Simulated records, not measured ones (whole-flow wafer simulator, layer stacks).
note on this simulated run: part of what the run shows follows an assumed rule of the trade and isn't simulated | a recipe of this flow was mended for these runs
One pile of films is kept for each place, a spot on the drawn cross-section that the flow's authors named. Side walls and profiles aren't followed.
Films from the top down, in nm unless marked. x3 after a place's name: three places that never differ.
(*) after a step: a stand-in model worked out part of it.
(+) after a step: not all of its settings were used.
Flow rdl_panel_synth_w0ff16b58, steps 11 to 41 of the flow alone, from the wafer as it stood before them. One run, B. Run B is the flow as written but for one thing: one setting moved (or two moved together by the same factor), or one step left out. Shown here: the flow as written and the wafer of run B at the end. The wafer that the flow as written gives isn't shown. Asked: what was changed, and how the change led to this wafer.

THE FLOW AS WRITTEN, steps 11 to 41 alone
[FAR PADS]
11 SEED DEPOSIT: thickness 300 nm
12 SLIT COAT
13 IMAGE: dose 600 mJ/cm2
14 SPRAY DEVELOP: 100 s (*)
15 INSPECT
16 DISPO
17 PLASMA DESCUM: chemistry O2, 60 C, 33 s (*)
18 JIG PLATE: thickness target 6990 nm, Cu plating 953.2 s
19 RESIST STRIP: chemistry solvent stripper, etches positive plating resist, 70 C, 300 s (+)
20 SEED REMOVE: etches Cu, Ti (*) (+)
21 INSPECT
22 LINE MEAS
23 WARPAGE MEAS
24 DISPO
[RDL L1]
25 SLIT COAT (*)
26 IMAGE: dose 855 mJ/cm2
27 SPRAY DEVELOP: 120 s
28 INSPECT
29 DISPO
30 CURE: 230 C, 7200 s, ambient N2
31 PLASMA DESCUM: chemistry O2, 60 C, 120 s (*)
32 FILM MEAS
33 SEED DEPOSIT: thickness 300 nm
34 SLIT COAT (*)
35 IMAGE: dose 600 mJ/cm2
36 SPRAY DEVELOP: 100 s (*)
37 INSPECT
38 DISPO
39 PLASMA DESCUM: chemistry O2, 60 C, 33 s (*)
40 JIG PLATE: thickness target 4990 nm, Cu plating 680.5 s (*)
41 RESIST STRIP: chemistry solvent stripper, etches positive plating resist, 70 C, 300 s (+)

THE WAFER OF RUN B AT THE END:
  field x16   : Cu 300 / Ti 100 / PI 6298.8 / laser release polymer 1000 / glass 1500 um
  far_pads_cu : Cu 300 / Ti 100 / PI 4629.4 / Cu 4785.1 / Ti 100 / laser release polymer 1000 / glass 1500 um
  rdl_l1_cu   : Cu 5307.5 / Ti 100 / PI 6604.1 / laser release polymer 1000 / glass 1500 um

The cause: step 18, JIG PLATE: Cu plating 662.5 s was run, where the flow has Cu plating 953.2 s.

How the change led to this, step by step:
  18 JIG PLATE: thickness target 6990 nm, Cu plating 953.2 s
      far_pads_cu, rdl_l1_land, rdl_l1_via: Cu +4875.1 (as written it would be: Cu +7014.2)
  25 SLIT COAT (*)
      field x16, rdl_l1_rim x3: PI +6298.8 (new film) (as written it would be: PI +6915.1 (new film))
      far_pads_cu: PI +4629.4 (new film) (as written it would be: PI +4450.5 (new film))
      (and at 2 more places)
  34 SLIT COAT (*)
      rdl_l1_land: ILINE-POS-THICK-GRADE-A +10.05 um (new film) (as written it would be: ILINE-POS-THICK-GRADE-A +9677 (new film))
      far_pads_cu: ILINE-POS-THICK-GRADE-A +10.66 um (new film) (as written it would be: ILINE-POS-THICK-GRADE-A +10.3 um (new film))
      (and at 3 more places)
  36 SPRAY DEVELOP: 100 s (*)
      rdl_l1_land: ILINE-POS-THICK-GRADE-A -10.05 um (all of it) (as written it would be: ILINE-POS-THICK-GRADE-A -9677 (all of it))
      rdl_l1_cu: ILINE-POS-THICK-GRADE-A -12.21 um (all of it) (as written it would be: ILINE-POS-THICK-GRADE-A -12.38 um (all of it))
      (and at 1 more place)
  41 RESIST STRIP: chemistry solvent stripper, etches positive plating resist, 70 C, 300 s (+)
      far_pads_cu: ILINE-POS-THICK-GRADE-A -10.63 um (all of it) (as written it would be: ILINE-POS-THICK-GRADE-A -10.27 um (all of it))
      rdl_l1_space: ILINE-POS-THICK-GRADE-A -12.19 um (all of it) (as written it would be: ILINE-POS-THICK-GRADE-A -12.36 um (all of it))
